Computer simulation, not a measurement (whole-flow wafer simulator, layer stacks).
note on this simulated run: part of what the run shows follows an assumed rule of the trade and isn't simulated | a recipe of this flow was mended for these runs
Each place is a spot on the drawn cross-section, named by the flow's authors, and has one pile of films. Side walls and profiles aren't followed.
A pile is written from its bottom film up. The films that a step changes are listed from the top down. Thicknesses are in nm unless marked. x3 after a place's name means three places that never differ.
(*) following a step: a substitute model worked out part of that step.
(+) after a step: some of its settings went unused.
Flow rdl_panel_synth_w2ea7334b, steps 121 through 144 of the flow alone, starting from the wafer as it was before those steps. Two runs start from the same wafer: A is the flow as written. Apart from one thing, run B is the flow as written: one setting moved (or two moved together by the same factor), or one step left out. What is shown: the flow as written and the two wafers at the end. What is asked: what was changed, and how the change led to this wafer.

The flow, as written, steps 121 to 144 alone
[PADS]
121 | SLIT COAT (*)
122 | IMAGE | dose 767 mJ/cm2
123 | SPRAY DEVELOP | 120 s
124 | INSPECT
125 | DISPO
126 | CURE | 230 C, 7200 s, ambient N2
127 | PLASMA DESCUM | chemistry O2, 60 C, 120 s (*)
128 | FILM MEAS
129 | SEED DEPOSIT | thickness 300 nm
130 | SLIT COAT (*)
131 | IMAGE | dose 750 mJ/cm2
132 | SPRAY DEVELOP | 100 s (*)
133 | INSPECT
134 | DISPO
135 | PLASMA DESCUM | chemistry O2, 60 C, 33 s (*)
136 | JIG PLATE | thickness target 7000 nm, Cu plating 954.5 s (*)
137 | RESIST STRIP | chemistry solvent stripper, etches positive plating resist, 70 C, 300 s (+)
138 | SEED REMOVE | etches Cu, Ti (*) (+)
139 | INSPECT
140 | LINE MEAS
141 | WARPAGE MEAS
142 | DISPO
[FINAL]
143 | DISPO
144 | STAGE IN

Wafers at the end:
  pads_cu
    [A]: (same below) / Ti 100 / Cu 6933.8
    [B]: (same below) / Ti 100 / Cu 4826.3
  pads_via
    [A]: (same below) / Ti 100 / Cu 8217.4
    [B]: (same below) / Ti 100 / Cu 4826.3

What caused this: step 136, JIG PLATE: Cu plating 668.1 s was run, while the flow as written has Cu plating 954.5 s.

How this came from the change, step by step:
  136 | JIG PLATE | thickness target 7000 nm, Cu plating 954.5 s (*)
      pads_cu, pads_land: A Cu gains 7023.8 | B Cu gains 4916.3
      pads_via: A Cu gains 8307.4 | B Cu gains 4916.3
